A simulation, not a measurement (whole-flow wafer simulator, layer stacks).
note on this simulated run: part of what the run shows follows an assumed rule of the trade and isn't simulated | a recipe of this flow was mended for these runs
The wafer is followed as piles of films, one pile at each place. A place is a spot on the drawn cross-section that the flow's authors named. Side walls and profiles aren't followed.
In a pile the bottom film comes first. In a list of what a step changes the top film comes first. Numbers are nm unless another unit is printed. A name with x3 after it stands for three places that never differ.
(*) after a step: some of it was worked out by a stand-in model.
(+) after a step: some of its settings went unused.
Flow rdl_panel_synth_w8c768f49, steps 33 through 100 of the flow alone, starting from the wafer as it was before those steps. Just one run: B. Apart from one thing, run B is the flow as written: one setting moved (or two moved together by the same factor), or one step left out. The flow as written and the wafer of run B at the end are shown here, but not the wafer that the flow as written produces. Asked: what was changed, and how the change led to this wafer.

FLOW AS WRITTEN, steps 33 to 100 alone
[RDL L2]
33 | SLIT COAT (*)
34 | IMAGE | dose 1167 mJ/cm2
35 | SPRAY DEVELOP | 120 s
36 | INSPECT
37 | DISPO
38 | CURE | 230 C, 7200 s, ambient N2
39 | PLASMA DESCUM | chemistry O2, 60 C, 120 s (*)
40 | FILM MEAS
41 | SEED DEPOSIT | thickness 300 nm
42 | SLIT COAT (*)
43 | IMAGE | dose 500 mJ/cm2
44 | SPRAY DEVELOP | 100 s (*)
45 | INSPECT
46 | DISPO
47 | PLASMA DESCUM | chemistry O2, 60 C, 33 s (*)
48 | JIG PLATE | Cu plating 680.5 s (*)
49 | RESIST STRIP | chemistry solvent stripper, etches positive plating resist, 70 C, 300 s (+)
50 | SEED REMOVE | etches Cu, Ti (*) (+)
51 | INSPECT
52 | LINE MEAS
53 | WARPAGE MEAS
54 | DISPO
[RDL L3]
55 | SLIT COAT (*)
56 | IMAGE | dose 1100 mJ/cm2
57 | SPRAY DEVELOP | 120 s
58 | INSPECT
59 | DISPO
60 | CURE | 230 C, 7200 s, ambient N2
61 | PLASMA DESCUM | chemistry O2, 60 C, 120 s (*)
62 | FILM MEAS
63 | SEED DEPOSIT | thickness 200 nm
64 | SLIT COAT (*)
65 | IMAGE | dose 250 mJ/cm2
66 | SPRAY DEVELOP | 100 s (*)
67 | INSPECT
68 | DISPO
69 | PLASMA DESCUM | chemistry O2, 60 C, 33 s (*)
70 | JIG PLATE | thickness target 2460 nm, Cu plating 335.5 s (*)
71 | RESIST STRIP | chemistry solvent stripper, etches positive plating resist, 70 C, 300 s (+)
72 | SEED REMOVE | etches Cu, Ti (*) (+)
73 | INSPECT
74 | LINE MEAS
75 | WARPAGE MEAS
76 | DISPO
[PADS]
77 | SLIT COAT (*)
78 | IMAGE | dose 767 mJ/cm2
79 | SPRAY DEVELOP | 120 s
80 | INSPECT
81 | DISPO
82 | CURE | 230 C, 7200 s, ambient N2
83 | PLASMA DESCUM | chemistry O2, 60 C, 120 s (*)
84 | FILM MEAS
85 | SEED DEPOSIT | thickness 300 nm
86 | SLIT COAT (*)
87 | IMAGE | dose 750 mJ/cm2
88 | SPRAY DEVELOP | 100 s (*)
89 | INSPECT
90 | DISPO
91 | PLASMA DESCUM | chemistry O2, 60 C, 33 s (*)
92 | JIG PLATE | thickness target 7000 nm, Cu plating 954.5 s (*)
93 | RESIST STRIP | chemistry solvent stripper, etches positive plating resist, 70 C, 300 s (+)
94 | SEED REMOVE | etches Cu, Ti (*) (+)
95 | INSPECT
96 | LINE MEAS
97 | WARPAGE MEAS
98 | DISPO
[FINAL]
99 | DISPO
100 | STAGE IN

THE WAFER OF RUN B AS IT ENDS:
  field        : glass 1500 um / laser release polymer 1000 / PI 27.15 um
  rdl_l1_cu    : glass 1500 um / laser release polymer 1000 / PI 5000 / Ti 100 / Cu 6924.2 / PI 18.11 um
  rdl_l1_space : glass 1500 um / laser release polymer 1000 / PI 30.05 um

The reason: step 48, JIG PLATE: Cu plating 789.4 s was run, whereas the flow has Cu plating 680.5 s.

The path from the change to this, step by step:
  48 | JIG PLATE | Cu plating 680.5 s (*)
      rdl_l2_cu, rdl_l2_land, rdl_l2_via, rdl_l2_rim, rdl_l3_land, rdl_l3_via: +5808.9 Cu (it would be, as written: +5007.5 Cu)
  55 | SLIT COAT (*)
      rdl_l3_cu, rdl_l3_space: +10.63 um PI (it would be, as written: +9998.1 PI)
      field, pads_cu, pads_space, pads_land, pads_via: +8196.6 PI (it would be, as written: +7936.4 PI)
      (and at 7 other places as well)
  64 | SLIT COAT (*)
      rdl_l1_rim: +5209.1 ILINE-POS-THICK-GRADE-A (new film) (it would be, as written: +5077.5 ILINE-POS-THICK-GRADE-A (new film))
      rdl_l2_via: +4141.9 ILINE-POS-THICK-GRADE-A (new film) (it would be, as written: +4385.9 ILINE-POS-THICK-GRADE-A (new film))
  71 | RESIST STRIP | chemistry solvent stripper, etches positive plating resist, 70 C, 300 s (+)
      rdl_l1_rim: -5179.4 ILINE-POS-THICK-GRADE-A (all of it) (it would be, as written: -5047.8 ILINE-POS-THICK-GRADE-A (all of it))
      rdl_l2_via: -4112.2 ILINE-POS-THICK-GRADE-A (all of it) (it would be, as written: -4356.2 ILINE-POS-THICK-GRADE-A (all of it))
  77 | SLIT COAT (*)
      rdl_l1_rim: +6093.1 PI (it would be, as written: +5965.6 PI)
      rdl_l2_via: +5117.9 PI (it would be, as written: +5347.6 PI)
      (and at 1 other place as well)
  86 | SLIT COAT (*)
      rdl_l1_cu: +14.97 um ILINE-POS-THICK-GRADE-A (new film) (it would be, as written: +14.96 um ILINE-POS-THICK-GRADE-A (new film))
      rdl_l1_space: +15.04 um ILINE-POS-THICK-GRADE-A (new film) (it would be, as written: +15.05 um ILINE-POS-THICK-GRADE-A (new film))
      (and at 9 other places as well)
  93 | RESIST STRIP | chemistry solvent stripper, etches positive plating resist, 70 C, 300 s (+)
      rdl_l1_cu: -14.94 um ILINE-POS-THICK-GRADE-A (all of it) (it would be, as written: -14.93 um ILINE-POS-THICK-GRADE-A (all of it))
      rdl_l2_cu: -15.35 um ILINE-POS-THICK-GRADE-A (all of it) (it would be, as written: -15.28 um ILINE-POS-THICK-GRADE-A (all of it))
      (and at 8 other places as well)
